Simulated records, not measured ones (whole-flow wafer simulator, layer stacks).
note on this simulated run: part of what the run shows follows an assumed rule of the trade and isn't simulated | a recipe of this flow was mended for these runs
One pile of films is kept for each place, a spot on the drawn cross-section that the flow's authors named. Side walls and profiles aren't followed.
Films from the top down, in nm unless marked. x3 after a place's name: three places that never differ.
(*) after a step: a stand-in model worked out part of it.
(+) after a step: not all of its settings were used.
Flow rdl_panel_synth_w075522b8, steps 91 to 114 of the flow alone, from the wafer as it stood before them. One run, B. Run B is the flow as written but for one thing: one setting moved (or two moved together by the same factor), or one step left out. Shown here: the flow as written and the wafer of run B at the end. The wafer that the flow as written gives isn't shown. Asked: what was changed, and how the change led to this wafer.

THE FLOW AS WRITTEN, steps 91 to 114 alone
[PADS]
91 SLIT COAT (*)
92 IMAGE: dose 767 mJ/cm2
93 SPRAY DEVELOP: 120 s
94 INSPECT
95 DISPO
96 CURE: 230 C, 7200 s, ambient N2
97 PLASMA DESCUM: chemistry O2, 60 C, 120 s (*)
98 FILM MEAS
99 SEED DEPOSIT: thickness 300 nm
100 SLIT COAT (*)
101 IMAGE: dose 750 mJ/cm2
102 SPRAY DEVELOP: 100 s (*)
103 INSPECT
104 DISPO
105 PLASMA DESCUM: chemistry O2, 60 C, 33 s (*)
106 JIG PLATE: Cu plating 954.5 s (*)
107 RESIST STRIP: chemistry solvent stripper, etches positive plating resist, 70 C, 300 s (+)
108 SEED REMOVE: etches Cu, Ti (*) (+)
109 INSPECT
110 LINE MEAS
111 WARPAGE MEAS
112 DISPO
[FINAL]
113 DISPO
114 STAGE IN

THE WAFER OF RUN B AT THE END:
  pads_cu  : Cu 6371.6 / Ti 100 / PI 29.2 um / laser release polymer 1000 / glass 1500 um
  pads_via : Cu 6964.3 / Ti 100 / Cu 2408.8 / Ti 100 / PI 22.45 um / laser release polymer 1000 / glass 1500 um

The cause: step 106, JIG PLATE: Cu plating 878.1 s was run, where the flow has Cu plating 954.5 s.

How the change led to this, step by step:
  106 JIG PLATE: Cu plating 954.5 s (*)
      pads_cu, pads_land: Cu +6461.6 (as written it would be: Cu +7023.8)
      pads_via: Cu +7054.3 (as written it would be: Cu +8307.4)
